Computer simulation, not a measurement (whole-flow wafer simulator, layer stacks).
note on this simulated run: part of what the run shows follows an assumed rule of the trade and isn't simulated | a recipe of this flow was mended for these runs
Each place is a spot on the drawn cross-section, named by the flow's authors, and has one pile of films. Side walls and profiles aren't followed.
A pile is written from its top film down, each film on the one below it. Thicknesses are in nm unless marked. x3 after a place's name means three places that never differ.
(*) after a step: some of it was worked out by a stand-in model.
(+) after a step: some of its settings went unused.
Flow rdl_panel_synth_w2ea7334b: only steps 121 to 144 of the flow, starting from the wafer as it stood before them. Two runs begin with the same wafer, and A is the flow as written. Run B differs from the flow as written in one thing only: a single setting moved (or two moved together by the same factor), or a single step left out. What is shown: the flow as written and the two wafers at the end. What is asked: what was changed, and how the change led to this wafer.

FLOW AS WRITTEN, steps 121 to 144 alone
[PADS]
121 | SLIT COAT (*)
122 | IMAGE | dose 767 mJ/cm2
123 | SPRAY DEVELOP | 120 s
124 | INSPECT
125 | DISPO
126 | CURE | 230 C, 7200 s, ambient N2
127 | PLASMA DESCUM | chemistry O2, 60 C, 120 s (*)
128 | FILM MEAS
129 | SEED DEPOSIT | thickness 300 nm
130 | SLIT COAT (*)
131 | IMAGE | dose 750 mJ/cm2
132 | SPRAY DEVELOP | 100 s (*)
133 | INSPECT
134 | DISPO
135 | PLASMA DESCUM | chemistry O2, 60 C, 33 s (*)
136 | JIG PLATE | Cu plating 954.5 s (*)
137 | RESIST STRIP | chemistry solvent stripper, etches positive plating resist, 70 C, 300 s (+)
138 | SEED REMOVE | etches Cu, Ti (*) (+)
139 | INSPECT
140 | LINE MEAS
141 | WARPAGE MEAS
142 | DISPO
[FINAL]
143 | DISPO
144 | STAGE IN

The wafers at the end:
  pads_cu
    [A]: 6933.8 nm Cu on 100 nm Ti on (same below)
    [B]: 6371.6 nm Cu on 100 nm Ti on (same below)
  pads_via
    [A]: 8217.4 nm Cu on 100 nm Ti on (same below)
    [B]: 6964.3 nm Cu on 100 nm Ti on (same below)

The reason: step 136, JIG PLATE: Cu plating 878.1 s was run, whereas the flow has Cu plating 954.5 s.

The path from the change to this, step by step:
  136 | JIG PLATE | Cu plating 954.5 s (*)
      pads_cu, pads_land: A Cu gains 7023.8 | B Cu gains 6461.6
      pads_via: A Cu gains 8307.4 | B Cu gains 7054.3
